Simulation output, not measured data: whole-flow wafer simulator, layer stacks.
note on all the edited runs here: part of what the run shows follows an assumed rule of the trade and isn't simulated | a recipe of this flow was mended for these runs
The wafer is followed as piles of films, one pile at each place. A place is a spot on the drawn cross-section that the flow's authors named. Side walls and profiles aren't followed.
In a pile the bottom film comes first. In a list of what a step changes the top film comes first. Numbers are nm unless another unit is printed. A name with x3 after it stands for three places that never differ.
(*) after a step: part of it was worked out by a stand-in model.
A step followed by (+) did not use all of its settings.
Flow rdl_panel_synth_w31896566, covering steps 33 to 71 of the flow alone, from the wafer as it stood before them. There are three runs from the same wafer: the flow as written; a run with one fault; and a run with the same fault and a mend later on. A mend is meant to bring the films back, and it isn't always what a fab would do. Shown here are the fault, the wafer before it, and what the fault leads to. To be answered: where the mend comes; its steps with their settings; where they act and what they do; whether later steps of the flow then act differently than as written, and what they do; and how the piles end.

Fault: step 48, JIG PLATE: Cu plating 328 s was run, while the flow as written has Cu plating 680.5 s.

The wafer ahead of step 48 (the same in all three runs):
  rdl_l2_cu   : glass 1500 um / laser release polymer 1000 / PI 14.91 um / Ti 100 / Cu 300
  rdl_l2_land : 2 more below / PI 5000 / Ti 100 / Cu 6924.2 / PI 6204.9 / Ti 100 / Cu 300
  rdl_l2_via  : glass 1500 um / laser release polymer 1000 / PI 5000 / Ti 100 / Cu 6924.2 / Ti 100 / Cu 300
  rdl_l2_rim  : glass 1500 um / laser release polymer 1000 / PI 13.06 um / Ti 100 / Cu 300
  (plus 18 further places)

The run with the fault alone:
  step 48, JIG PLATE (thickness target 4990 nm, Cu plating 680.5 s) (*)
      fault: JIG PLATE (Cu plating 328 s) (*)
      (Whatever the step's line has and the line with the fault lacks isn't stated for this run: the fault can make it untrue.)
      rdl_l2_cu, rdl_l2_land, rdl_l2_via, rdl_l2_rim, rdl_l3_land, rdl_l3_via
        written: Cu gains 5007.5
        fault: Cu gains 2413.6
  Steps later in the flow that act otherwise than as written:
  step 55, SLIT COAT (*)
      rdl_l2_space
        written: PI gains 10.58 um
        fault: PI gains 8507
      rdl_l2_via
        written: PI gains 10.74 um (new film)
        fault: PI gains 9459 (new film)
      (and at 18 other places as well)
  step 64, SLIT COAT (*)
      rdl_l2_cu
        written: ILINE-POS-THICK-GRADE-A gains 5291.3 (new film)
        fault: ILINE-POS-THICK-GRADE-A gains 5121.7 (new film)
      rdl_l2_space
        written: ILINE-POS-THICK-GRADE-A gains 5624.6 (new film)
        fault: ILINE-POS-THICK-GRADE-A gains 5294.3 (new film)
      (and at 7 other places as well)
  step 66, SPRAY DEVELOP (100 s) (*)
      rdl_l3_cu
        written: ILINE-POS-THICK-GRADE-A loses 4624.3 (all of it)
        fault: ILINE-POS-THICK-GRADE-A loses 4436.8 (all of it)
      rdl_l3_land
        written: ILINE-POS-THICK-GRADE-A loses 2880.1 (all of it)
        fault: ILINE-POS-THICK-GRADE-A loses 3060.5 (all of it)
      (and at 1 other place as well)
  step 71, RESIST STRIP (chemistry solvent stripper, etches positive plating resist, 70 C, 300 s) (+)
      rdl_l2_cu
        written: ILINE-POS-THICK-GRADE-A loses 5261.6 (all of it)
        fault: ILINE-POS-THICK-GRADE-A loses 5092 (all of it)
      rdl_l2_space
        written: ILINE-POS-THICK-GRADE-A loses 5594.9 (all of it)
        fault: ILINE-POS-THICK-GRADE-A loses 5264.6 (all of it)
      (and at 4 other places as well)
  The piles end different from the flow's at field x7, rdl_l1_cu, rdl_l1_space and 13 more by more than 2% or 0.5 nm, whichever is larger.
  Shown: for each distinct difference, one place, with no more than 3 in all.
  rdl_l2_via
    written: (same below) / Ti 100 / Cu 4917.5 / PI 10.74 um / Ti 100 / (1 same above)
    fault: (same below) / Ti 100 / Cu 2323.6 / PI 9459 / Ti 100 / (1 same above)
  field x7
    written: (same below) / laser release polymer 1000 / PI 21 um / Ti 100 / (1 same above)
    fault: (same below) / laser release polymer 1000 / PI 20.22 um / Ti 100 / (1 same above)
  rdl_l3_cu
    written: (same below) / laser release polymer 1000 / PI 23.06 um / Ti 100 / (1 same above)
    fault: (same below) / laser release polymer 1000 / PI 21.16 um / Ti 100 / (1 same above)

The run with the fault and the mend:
  The mend follows step 48.
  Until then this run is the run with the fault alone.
  step 48a, JIG PLATE (Cu plating 352.5 s) (*) (a further turn of the flow's step 48, with different settings)
      rdl_l2_cu, rdl_l2_land, rdl_l2_via, rdl_l2_rim, rdl_l3_land, rdl_l3_via
        Cu gains 2593.9
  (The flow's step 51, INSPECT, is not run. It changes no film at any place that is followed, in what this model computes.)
  Later steps of the flow that are run all act as written at every place that is followed.
  The piles end the same as the flow's at every place that both follow.
